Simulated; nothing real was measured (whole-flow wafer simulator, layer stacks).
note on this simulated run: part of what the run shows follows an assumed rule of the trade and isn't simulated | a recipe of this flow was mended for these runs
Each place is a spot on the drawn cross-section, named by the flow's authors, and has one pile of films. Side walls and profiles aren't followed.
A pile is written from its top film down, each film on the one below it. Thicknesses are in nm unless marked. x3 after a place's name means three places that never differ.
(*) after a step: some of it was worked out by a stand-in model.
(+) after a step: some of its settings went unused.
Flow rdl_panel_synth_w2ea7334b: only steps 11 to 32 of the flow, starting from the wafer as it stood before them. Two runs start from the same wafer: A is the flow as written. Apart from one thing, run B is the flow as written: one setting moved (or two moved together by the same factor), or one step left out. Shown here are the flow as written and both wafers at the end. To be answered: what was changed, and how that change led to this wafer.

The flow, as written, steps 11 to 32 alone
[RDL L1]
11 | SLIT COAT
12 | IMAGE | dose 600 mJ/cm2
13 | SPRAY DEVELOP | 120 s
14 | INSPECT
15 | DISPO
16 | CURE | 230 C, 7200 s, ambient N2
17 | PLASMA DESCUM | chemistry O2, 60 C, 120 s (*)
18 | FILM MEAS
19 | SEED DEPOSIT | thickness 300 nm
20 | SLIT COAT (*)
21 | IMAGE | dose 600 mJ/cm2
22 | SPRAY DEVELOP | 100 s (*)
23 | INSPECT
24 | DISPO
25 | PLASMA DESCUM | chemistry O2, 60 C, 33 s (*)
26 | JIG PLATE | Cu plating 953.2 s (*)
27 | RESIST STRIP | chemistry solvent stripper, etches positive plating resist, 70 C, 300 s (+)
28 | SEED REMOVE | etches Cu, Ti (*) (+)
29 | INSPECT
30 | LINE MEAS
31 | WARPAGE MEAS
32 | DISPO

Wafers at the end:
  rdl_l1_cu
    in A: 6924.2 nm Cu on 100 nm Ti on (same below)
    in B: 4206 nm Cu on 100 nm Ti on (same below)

Cause: step 26, JIG PLATE: Cu plating 583.8 s was run, whereas the flow has Cu plating 953.2 s.

Step by step, how the change led to this:
  26 | JIG PLATE | Cu plating 953.2 s (*)
      rdl_l1_cu, rdl_l1_via, rdl_l1_rim x3: A Cu gains 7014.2 | B Cu gains 4296
